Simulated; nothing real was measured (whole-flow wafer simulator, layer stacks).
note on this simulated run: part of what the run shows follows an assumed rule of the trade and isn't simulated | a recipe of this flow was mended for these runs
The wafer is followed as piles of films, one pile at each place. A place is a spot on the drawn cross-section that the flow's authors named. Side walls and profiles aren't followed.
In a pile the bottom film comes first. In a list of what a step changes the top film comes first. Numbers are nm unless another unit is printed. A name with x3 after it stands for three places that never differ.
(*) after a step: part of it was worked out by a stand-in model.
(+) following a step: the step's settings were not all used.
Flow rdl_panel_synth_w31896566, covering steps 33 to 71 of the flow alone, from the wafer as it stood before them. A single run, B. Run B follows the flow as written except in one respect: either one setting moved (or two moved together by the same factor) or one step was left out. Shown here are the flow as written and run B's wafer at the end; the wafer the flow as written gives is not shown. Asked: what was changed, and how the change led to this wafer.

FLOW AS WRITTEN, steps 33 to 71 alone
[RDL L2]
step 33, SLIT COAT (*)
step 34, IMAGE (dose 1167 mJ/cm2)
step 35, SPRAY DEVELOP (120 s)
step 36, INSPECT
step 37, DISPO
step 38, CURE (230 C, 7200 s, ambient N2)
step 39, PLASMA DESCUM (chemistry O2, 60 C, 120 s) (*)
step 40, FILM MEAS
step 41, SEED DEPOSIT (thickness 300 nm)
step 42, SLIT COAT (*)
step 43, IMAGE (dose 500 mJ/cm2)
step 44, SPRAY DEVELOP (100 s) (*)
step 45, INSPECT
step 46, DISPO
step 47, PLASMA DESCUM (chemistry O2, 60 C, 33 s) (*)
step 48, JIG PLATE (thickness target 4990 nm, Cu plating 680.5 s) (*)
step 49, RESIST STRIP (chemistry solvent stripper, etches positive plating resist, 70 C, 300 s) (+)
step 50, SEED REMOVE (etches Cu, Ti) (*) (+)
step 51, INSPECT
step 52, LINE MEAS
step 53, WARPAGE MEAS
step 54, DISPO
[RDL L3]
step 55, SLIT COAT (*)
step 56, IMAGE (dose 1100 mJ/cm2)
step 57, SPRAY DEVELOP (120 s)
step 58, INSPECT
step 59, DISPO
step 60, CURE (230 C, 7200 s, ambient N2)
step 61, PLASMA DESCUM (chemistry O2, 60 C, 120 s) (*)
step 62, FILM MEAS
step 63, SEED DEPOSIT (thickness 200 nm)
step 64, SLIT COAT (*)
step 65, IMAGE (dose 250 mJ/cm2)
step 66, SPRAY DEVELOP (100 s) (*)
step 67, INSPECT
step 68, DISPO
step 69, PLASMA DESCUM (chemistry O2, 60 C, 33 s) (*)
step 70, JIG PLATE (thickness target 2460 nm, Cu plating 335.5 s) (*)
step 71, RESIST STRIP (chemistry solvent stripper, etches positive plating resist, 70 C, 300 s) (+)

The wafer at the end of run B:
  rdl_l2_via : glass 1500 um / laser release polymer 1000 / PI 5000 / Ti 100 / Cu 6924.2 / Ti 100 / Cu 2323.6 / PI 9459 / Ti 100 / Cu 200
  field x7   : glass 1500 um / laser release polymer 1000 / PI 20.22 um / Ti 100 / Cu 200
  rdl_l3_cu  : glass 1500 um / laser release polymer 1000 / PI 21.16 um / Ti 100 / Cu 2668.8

Cause: step 48, JIG PLATE: Cu plating 328 s was run, whereas the flow has Cu plating 680.5 s.

Step by step, how the change led to this:
  step 48, JIG PLATE (thickness target 4990 nm, Cu plating 680.5 s) (*)
      rdl_l2_cu, rdl_l2_land, rdl_l2_via, rdl_l2_rim, rdl_l3_land, rdl_l3_via: Cu gains 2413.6 (it would be, as written: Cu gains 5007.5)
  step 55, SLIT COAT (*)
      rdl_l2_space: PI gains 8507 (it would be, as written: PI gains 10.58 um)
      rdl_l2_via: PI gains 9459 (new film) (it would be, as written: PI gains 10.74 um (new film))
      (also at 18 further places)
  step 64, SLIT COAT (*)
      rdl_l2_cu: ILINE-POS-THICK-GRADE-A gains 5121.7 (new film) (it would be, as written: ILINE-POS-THICK-GRADE-A gains 5291.3 (new film))
      rdl_l2_space: ILINE-POS-THICK-GRADE-A gains 5294.3 (new film) (it would be, as written: ILINE-POS-THICK-GRADE-A gains 5624.6 (new film))
      (also at 7 further places)
  step 66, SPRAY DEVELOP (100 s) (*)
      rdl_l3_cu: ILINE-POS-THICK-GRADE-A loses 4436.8 (all of it) (it would be, as written: ILINE-POS-THICK-GRADE-A loses 4624.3 (all of it))
      rdl_l3_land: ILINE-POS-THICK-GRADE-A loses 3060.5 (all of it) (it would be, as written: ILINE-POS-THICK-GRADE-A loses 2880.1 (all of it))
      (also at 1 further place)
  step 71, RESIST STRIP (chemistry solvent stripper, etches positive plating resist, 70 C, 300 s) (+)
      rdl_l2_cu: ILINE-POS-THICK-GRADE-A loses 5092 (all of it) (it would be, as written: ILINE-POS-THICK-GRADE-A loses 5261.6 (all of it))
      rdl_l2_space: ILINE-POS-THICK-GRADE-A loses 5264.6 (all of it) (it would be, as written: ILINE-POS-THICK-GRADE-A loses 5594.9 (all of it))
      (also at 4 further places)
